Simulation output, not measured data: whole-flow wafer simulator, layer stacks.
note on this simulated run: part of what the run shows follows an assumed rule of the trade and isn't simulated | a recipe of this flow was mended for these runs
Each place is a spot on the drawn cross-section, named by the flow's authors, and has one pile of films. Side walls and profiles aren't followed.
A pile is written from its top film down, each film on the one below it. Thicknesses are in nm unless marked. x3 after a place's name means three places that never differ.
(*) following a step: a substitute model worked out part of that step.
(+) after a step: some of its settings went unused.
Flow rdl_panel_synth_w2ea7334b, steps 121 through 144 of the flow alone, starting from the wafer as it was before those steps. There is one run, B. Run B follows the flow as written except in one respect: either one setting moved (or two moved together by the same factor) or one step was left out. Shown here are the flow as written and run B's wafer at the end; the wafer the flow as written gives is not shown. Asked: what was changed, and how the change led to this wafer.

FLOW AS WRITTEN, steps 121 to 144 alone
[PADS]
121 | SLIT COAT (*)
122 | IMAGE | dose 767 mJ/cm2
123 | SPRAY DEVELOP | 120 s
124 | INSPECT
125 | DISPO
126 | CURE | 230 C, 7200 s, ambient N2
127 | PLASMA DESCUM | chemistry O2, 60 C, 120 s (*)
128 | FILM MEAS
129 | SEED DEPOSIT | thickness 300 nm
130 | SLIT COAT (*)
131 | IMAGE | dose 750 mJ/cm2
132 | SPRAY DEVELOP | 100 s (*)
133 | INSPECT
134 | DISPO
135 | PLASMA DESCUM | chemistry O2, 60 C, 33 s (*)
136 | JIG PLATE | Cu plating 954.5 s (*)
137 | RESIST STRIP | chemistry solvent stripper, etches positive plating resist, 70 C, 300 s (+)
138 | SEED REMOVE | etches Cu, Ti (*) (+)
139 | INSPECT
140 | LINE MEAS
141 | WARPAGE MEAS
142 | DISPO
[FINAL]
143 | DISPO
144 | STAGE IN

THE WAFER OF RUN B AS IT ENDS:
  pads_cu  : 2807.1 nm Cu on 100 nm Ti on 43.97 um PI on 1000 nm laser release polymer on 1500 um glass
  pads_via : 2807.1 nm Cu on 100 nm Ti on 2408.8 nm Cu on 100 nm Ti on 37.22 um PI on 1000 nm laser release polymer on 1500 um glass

The reason: step 136, JIG PLATE: Cu plating 393.7 s was run, whereas the flow has Cu plating 954.5 s.

The path from the change to this, step by step:
  136 | JIG PLATE | Cu plating 954.5 s (*)
      pads_cu, pads_land: +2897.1 Cu (it would be, as written: +7023.8 Cu)
      pads_via: +2897.1 Cu (it would be, as written: +8307.4 Cu)
